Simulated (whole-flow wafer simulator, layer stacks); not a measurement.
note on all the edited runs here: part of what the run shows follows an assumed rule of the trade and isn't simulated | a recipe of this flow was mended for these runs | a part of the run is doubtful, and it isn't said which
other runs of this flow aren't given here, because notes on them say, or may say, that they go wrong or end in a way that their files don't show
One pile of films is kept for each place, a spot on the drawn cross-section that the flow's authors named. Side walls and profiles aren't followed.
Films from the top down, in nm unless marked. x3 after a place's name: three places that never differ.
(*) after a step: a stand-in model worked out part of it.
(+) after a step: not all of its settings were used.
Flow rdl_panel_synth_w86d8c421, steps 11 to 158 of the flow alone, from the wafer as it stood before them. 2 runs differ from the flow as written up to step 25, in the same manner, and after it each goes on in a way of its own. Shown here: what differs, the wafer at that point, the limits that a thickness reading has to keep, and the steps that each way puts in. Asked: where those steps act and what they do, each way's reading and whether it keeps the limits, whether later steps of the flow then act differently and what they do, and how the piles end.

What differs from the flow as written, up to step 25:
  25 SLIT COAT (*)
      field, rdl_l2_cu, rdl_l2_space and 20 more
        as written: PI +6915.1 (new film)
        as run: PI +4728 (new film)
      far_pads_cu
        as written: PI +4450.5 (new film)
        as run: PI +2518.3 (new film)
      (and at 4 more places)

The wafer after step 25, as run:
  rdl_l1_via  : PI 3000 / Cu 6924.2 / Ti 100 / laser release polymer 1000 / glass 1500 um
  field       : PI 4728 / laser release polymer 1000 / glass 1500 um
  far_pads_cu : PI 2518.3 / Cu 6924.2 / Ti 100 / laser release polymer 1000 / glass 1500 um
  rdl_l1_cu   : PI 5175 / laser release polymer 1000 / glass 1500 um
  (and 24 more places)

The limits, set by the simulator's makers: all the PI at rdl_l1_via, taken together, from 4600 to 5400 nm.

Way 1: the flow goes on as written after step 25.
  The reading after step 25: 3000 nm, outside the limits.
  Later steps of the flow that act differently than as written (4 more steps differ only slightly, by at most 2% or 0.5 nm, whichever is larger, and aren't shown):
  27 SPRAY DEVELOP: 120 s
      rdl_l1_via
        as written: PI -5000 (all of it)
        this way: PI -3000 (all of it)
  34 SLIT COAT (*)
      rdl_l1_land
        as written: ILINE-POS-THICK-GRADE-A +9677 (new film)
        this way: ILINE-POS-THICK-GRADE-A +10.03 um (new film)
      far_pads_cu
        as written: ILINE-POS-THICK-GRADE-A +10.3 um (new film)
        this way: ILINE-POS-THICK-GRADE-A +10.37 um (new film)
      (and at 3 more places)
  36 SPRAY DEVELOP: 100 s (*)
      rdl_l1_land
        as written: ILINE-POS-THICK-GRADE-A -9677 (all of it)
        this way: ILINE-POS-THICK-GRADE-A -10.03 um (all of it)
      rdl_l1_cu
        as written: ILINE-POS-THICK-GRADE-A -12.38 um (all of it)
        this way: ILINE-POS-THICK-GRADE-A -12.5 um (all of it)
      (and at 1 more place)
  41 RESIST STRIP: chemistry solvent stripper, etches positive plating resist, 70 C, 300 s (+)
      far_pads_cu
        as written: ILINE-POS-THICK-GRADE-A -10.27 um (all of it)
        this way: ILINE-POS-THICK-GRADE-A -10.34 um (all of it)
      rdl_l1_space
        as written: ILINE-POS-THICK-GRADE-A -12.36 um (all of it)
        this way: ILINE-POS-THICK-GRADE-A -12.46 um (all of it)
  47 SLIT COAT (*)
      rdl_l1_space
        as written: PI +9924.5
        this way: PI +10.08 um
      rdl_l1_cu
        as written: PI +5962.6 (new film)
        this way: PI +6110.1 (new film)
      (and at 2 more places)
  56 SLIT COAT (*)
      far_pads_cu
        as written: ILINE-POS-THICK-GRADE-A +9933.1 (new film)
        this way: ILINE-POS-THICK-GRADE-A +10.01 um (new film)
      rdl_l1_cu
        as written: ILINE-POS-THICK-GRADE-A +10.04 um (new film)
        this way: ILINE-POS-THICK-GRADE-A +10.17 um (new film)
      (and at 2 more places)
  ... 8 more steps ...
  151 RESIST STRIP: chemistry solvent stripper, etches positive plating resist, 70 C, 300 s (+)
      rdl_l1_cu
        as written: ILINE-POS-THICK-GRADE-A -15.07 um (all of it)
        this way: ILINE-POS-THICK-GRADE-A -15.09 um (all of it)
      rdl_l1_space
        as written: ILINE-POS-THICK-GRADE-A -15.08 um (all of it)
        this way: ILINE-POS-THICK-GRADE-A -15.1 um (all of it)
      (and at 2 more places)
  At the end the piles differ from the flow's by more than 2% or 0.5 nm, whichever is larger, at field, far_pads_cu, rdl_l1_cu and 25 more.
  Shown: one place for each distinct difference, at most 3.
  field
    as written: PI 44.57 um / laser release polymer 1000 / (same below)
    this way: PI 42.38 um / laser release polymer 1000 / (same below)
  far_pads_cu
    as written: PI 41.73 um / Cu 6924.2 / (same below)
    this way: PI 39.91 um / Cu 6924.2 / (same below)
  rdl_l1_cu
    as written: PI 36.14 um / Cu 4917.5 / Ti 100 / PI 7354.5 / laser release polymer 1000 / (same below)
    this way: PI 36.47 um / Cu 4917.5 / Ti 100 / PI 5175 / laser release polymer 1000 / (same below)

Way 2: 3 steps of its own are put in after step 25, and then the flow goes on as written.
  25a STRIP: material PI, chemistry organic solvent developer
      field, rdl_l2_cu, rdl_l2_space and 20 more
        PI -4728 (all of it)
      far_pads_cu
        PI -2518.3 (all of it)
      rdl_l1_cu
        PI -5175 (all of it)
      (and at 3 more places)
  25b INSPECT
      changes no film at any place that is followed
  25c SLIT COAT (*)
      field, rdl_l2_cu, rdl_l2_space and 20 more
        PI +6915.1 (new film)
      far_pads_cu
        PI +4450.5 (new film)
      rdl_l1_cu
        PI +7354.5 (new film)
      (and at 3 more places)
  The reading after step 25c: 5000 nm, within the limits.
  No later step of the flow acts differently than as written at any place that is followed.
  At the end the piles are the same as the flow's at every place that both follow.

Within the limits: way 2. Outside them: way 1.
